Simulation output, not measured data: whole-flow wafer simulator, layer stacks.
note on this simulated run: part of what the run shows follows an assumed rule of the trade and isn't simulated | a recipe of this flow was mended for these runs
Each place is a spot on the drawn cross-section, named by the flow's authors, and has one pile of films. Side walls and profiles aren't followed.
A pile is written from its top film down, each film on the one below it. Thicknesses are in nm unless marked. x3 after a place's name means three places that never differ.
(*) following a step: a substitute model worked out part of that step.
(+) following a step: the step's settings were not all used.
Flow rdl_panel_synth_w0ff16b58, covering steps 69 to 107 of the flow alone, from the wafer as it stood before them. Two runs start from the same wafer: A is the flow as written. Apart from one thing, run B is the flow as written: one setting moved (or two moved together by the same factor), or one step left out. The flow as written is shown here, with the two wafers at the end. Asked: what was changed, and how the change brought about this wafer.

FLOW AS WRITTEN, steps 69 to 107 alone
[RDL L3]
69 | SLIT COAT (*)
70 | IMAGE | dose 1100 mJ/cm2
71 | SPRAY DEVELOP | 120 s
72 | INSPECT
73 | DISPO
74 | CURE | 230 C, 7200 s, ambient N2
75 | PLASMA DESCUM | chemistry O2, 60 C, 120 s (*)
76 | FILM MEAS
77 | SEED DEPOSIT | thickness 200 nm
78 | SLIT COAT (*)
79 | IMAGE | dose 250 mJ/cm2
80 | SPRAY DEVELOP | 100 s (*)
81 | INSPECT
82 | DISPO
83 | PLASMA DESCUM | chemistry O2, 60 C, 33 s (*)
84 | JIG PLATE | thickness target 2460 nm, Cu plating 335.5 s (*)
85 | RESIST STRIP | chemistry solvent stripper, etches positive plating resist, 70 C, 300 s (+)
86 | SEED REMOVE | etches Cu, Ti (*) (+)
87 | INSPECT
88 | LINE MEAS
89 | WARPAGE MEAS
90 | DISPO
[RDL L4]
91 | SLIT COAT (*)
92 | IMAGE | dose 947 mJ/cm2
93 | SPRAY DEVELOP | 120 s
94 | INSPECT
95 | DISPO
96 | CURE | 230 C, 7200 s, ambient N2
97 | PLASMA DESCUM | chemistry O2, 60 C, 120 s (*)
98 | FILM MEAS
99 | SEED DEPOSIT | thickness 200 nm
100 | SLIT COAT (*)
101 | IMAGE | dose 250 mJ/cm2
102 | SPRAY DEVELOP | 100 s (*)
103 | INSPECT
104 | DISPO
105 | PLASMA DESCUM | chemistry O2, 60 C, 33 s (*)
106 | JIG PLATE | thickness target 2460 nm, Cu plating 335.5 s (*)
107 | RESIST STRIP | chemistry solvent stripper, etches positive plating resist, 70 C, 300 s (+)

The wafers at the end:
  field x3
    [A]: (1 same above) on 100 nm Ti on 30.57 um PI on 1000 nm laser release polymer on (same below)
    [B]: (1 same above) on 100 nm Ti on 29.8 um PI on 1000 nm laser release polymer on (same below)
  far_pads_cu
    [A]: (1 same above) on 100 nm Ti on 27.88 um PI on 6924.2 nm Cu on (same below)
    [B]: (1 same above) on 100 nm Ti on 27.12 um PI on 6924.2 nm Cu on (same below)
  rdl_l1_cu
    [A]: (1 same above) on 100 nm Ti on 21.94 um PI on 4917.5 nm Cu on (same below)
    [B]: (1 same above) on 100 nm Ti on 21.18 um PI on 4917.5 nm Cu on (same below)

What caused this: step 84, JIG PLATE: Cu plating 180.5 s was run, though the flow has Cu plating 335.5 s.

The path from the change to this, step by step:
  84 | JIG PLATE | thickness target 2460 nm, Cu plating 335.5 s (*)
      rdl_l3_cu, rdl_l3_land, rdl_l3_via, rdl_l4_land, rdl_l4_via: A +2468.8 Cu | B +1328.2 Cu
  91 | SLIT COAT (*)
      field x3, pads_land x2: A +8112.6 PI | B +7348.4 PI
      far_pads_cu: A +7829.7 PI | B +7073.4 PI
      (as well as at 15 more places)
  100 | SLIT COAT (*)
      rdl_l3_land: A +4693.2 ILINE-POS-THICK-GRADE-A (new film) | B +5017.1 ILINE-POS-THICK-GRADE-A (new film)
      rdl_l3_via: A +4627.8 ILINE-POS-THICK-GRADE-A (new film) | B +5075 ILINE-POS-THICK-GRADE-A (new film)
      (as well as at 1 more place)
  102 | SPRAY DEVELOP | 100 s (*)
      rdl_l4_land: A -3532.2 ILINE-POS-THICK-GRADE-A (all of it) | B -3651.3 ILINE-POS-THICK-GRADE-A (all of it)
  107 | RESIST STRIP | chemistry solvent stripper, etches positive plating resist, 70 C, 300 s (+)
      rdl_l3_land: A -4663.5 ILINE-POS-THICK-GRADE-A (all of it) | B -4987.4 ILINE-POS-THICK-GRADE-A (all of it)
      rdl_l3_via: A -4598.1 ILINE-POS-THICK-GRADE-A (all of it) | B -5045.3 ILINE-POS-THICK-GRADE-A (all of it)
